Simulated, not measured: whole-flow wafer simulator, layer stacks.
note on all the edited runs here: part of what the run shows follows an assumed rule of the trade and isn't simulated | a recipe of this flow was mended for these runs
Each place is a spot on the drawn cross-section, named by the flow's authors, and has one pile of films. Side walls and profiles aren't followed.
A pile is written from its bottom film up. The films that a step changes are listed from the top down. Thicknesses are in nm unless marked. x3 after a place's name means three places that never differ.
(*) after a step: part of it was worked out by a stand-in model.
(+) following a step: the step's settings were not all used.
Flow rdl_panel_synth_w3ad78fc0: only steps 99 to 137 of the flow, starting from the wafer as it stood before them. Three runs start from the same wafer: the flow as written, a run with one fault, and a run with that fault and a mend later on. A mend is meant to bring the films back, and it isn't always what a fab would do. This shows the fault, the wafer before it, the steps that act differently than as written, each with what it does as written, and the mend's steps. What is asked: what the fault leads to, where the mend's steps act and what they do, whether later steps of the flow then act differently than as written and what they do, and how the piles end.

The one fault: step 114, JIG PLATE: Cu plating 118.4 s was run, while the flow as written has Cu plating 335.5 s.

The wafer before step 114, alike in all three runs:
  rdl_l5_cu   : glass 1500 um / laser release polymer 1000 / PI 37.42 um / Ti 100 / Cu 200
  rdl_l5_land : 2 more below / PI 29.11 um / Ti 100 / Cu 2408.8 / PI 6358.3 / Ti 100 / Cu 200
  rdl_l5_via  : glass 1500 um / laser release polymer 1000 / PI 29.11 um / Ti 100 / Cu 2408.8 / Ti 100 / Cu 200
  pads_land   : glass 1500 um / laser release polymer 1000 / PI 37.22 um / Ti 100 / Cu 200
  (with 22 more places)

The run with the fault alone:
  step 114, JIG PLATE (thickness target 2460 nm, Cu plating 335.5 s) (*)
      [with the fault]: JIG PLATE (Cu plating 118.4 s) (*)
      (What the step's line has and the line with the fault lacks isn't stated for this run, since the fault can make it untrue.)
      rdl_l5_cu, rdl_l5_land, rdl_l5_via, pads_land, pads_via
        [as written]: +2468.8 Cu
        [with the fault]: +871.3 Cu
  Steps further on in the flow that do not act as written:
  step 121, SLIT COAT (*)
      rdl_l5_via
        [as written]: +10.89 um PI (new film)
        [with the fault]: +9229 PI (new film)
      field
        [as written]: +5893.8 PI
        [with the fault]: +5313.4 PI
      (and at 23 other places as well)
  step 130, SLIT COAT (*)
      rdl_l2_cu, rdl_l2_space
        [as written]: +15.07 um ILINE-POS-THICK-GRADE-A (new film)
        [with the fault]: +15.08 um ILINE-POS-THICK-GRADE-A (new film)
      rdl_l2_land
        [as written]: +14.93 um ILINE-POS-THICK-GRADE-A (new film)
        [with the fault]: +14.92 um ILINE-POS-THICK-GRADE-A (new film)
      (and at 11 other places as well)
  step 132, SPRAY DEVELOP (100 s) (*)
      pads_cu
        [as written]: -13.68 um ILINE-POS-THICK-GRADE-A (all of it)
        [with the fault]: -13.6 um ILINE-POS-THICK-GRADE-A (all of it)
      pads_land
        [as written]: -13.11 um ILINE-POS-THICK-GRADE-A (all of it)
        [with the fault]: -13.25 um ILINE-POS-THICK-GRADE-A (all of it)
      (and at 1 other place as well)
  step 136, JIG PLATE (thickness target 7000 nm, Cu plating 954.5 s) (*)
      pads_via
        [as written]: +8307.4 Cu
        [with the fault]: +8521.2 Cu
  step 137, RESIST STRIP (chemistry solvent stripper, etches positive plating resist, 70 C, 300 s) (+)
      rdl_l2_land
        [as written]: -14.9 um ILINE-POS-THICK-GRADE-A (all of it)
        [with the fault]: -14.89 um ILINE-POS-THICK-GRADE-A (all of it)
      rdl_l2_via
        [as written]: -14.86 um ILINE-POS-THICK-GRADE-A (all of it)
        [with the fault]: -14.85 um ILINE-POS-THICK-GRADE-A (all of it)
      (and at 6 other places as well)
  At rdl_l2_cu, rdl_l2_land, rdl_l3_cu and 14 more, the piles at the end differ from the flow's by more than 2% or 0.5 nm, whichever is larger.
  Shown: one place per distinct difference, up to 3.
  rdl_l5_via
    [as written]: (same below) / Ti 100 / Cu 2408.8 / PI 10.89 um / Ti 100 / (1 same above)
    [with the fault]: (same below) / Ti 100 / Cu 811.3 / PI 9229 / Ti 100 / (1 same above)
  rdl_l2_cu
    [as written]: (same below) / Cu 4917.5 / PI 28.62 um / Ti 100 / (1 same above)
    [with the fault]: (same below) / Cu 4917.5 / PI 28.04 um / Ti 100 / (1 same above)
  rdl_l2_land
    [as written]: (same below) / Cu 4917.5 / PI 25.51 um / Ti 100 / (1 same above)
    [with the fault]: (same below) / Cu 4917.5 / PI 24.94 um / Ti 100 / (1 same above)

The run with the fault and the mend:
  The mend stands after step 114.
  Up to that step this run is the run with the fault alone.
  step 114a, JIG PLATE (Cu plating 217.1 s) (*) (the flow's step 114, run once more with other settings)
      rdl_l5_cu, rdl_l5_land, rdl_l5_via, pads_land, pads_via
        +1597.6 Cu
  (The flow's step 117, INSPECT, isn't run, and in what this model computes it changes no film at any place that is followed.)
  Later steps of the flow that are run all act as written at every place that is followed.
  The piles end the same as the flow's at every place that both follow.
